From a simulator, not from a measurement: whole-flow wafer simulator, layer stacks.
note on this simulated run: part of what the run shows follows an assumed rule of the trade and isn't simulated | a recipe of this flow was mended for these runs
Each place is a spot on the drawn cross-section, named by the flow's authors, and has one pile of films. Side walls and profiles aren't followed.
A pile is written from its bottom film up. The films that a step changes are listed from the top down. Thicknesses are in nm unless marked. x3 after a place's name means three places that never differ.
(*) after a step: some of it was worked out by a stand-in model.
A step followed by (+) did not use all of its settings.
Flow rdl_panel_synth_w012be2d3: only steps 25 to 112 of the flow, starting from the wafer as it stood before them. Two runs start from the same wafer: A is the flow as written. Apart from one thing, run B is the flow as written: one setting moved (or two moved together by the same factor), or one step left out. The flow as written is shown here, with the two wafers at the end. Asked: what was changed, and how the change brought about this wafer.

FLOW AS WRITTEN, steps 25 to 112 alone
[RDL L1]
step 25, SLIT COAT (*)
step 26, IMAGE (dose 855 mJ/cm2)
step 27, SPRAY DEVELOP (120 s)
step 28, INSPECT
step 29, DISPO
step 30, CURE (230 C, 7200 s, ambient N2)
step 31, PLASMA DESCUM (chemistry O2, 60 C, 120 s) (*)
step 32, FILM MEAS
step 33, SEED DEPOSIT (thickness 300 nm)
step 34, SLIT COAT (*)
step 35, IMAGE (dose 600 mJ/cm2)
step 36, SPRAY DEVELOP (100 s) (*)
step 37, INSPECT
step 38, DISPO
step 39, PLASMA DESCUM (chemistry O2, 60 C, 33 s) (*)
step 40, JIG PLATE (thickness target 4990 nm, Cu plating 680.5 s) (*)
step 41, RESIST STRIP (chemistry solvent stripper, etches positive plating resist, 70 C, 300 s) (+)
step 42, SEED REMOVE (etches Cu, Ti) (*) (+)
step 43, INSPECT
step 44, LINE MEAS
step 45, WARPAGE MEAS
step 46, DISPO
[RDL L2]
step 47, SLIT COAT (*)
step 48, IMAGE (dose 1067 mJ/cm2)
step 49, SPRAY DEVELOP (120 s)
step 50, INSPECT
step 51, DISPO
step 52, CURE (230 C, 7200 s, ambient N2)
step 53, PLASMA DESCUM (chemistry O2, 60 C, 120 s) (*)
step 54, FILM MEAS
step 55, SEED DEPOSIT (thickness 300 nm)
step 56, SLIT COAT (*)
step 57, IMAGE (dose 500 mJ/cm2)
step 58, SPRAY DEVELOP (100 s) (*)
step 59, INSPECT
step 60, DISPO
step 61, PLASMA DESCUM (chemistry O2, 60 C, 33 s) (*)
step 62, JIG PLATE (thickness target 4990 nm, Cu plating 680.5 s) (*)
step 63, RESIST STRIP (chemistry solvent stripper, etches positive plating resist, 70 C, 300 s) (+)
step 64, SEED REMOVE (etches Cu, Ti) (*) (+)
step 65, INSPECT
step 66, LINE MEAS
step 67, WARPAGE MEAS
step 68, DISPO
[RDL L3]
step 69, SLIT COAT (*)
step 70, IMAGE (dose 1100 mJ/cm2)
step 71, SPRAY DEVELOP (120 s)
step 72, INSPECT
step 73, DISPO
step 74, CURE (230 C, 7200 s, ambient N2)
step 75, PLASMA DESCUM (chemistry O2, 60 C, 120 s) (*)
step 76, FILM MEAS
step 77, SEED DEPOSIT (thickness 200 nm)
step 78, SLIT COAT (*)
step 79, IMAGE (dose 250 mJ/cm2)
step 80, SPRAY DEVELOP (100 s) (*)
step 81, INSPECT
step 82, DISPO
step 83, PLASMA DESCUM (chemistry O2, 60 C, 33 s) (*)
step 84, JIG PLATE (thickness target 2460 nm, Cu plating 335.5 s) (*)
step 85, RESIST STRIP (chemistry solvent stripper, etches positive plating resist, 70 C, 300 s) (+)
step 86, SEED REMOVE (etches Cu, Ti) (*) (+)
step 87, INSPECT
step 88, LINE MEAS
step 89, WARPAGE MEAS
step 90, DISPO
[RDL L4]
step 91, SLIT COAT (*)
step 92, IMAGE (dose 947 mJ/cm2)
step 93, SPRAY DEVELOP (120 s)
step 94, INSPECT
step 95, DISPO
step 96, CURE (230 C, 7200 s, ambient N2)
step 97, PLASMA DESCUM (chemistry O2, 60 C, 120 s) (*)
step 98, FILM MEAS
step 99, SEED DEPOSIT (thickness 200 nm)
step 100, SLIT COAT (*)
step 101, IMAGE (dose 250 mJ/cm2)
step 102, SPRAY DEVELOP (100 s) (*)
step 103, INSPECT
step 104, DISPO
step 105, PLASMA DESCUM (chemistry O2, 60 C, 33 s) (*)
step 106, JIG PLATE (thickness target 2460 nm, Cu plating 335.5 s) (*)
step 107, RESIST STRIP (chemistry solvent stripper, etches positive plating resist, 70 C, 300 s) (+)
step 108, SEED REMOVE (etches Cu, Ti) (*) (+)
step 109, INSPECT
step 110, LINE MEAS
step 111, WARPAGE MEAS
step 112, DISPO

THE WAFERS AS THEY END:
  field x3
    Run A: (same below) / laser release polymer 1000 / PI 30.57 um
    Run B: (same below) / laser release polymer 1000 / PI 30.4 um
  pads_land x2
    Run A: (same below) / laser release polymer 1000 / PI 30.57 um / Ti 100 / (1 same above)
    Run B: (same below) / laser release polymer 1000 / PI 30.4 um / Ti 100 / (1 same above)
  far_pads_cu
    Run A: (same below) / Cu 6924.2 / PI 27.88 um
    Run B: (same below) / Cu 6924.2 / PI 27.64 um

The reason: step 40, JIG PLATE: Cu plating 578.4 s was run, while the flow as written has Cu plating 680.5 s.

How this came from the change, step by step:
  step 40, JIG PLATE (thickness target 4990 nm, Cu plating 680.5 s) (*)
      rdl_l1_cu, rdl_l1_land, rdl_l1_via, rdl_l1_rim, rdl_l2_land, rdl_l2_via: A +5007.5 Cu | B +4256.2 Cu
  step 47, SLIT COAT (*)
      field x3, rdl_l3_cu, rdl_l3_space and 9 more: A +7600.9 PI | B +7431.3 PI
      rdl_l2_cu, rdl_l2_space: A +8899.9 PI | B +8529.9 PI
      (also at 5 further places)
  step 56, SLIT COAT (*)
      rdl_l1_cu: A +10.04 um ILINE-POS-THICK-GRADE-A (new film) | B +10.11 um ILINE-POS-THICK-GRADE-A (new film)
      rdl_l1_space: A +11.02 um ILINE-POS-THICK-GRADE-A (new film) | B +10.96 um ILINE-POS-THICK-GRADE-A (new film)
      (also at 1 further place)
  step 58, SPRAY DEVELOP (100 s) (*)
      rdl_l2_via: A -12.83 um ILINE-POS-THICK-GRADE-A (all of it) | B -12.95 um ILINE-POS-THICK-GRADE-A (all of it)
  step 63, RESIST STRIP (chemistry solvent stripper, etches positive plating resist, 70 C, 300 s) (+)
      rdl_l1_cu: A -10.01 um ILINE-POS-THICK-GRADE-A (all of it) | B -10.08 um ILINE-POS-THICK-GRADE-A (all of it)
      rdl_l1_space: A -10.99 um ILINE-POS-THICK-GRADE-A (all of it) | B -10.93 um ILINE-POS-THICK-GRADE-A (all of it)
  step 69, SLIT COAT (*)
      rdl_l2_space: A +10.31 um PI | B +10.18 um PI
      rdl_l2_via: A +11.04 um PI (new film) | B +11.15 um PI (new film)
  step 91, SLIT COAT (*)
      far_pads_cu: A +7829.7 PI | B +8017.3 PI
      rdl_l1_cu: A +8062.8 PI | B +8332.4 PI
      (also at 3 further places)
  step 100, SLIT COAT (*)
      rdl_l1_cu: A +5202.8 ILINE-POS-THICK-GRADE-A (new film) | B +5090.3 ILINE-POS-THICK-GRADE-A (new film)
      rdl_l1_space: A +5250.1 ILINE-POS-THICK-GRADE-A (new film) | B +5088.5 ILINE-POS-THICK-GRADE-A (new film)
  step 107, RESIST STRIP (chemistry solvent stripper, etches positive plating resist, 70 C, 300 s) (+)
      rdl_l1_cu: A -5173.1 ILINE-POS-THICK-GRADE-A (all of it) | B -5060.6 ILINE-POS-THICK-GRADE-A (all of it)
      rdl_l1_space: A -5220.4 ILINE-POS-THICK-GRADE-A (all of it) | B -5058.8 ILINE-POS-THICK-GRADE-A (all of it)
